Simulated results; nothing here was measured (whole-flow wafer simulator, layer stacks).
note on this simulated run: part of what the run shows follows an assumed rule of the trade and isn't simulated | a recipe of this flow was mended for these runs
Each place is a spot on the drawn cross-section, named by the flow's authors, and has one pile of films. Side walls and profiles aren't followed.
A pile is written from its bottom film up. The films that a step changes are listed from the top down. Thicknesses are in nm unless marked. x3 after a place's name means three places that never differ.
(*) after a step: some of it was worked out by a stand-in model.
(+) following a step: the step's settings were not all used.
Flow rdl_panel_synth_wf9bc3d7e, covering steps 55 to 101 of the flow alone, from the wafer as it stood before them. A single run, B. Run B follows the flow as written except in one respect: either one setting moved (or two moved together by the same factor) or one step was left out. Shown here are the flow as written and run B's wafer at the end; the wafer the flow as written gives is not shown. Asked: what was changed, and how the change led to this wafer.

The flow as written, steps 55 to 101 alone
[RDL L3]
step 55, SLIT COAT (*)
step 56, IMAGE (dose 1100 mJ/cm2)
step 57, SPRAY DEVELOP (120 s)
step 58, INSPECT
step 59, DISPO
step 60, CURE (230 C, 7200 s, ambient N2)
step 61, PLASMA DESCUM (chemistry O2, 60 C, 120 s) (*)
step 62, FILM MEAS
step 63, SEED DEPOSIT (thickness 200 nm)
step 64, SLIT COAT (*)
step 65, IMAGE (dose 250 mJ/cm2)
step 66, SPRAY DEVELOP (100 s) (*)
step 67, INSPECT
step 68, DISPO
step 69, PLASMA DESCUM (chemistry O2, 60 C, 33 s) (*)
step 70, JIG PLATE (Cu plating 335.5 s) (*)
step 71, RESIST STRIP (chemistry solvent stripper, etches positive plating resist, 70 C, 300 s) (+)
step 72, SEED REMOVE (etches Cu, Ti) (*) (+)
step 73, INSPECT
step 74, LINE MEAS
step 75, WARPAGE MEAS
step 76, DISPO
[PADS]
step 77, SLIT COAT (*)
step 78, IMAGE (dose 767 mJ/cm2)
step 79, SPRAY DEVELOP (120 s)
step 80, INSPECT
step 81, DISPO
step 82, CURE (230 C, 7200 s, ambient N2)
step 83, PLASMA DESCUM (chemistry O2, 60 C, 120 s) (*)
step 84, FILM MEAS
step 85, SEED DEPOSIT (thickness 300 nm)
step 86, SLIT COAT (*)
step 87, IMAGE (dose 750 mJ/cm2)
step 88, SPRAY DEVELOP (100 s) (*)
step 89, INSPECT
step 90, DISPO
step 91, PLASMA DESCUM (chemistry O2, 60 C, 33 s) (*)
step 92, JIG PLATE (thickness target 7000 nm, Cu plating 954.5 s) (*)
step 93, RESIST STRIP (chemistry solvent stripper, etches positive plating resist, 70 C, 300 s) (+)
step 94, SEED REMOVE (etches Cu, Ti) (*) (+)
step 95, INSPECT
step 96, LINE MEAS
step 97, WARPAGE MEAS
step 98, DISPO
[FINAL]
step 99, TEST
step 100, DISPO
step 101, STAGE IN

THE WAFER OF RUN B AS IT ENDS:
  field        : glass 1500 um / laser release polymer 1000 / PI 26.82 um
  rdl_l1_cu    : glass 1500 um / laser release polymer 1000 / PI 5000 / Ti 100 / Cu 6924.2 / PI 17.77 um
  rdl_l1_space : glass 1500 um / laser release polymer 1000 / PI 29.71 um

What caused this: step 70, JIG PLATE: Cu plating 308.7 s was run, whereas the flow has Cu plating 335.5 s.

How this came from the change, step by step:
  step 70, JIG PLATE (Cu plating 335.5 s) (*)
      rdl_l3_cu, rdl_l3_land, rdl_l3_via, pads_land, pads_via: Cu gains 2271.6 (as written it would have been: Cu gains 2468.8)
  step 77, SLIT COAT (*)
      rdl_l3_space: PI gains 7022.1 (as written it would have been: PI gains 7229.6)
      rdl_l2_rim: PI gains 6357.3 (as written it would have been: PI gains 6596.5)
      (as well as at 3 more places)
  step 86, SLIT COAT (*)
      rdl_l3_cu: ILINE-POS-THICK-GRADE-A gains 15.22 um (new film) (as written it would have been: ILINE-POS-THICK-GRADE-A gains 15.28 um (new film))
      rdl_l3_space: ILINE-POS-THICK-GRADE-A gains 15.25 um (new film) (as written it would have been: ILINE-POS-THICK-GRADE-A gains 15.31 um (new film))
      (as well as at 7 more places)
  step 88, SPRAY DEVELOP (100 s) (*)
      pads_cu: ILINE-POS-THICK-GRADE-A loses 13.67 um (all of it) (as written it would have been: ILINE-POS-THICK-GRADE-A loses 13.68 um (all of it))
      pads_land: ILINE-POS-THICK-GRADE-A loses 13.13 um (all of it) (as written it would have been: ILINE-POS-THICK-GRADE-A loses 13.11 um (all of it))
      (as well as at 1 more place)
  step 92, JIG PLATE (thickness target 7000 nm, Cu plating 954.5 s) (*)
      pads_via: Au/Ni/Cu gains 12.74 um (new film) (as written it would have been: Au/Ni/Cu gains 12.72 um (new film))
  step 93, RESIST STRIP (chemistry solvent stripper, etches positive plating resist, 70 C, 300 s) (+)
      rdl_l3_cu: ILINE-POS-THICK-GRADE-A loses 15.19 um (all of it) (as written it would have been: ILINE-POS-THICK-GRADE-A loses 15.25 um (all of it))
      rdl_l3_space: ILINE-POS-THICK-GRADE-A loses 15.22 um (all of it) (as written it would have been: ILINE-POS-THICK-GRADE-A loses 15.28 um (all of it))
      (as well as at 4 more places)
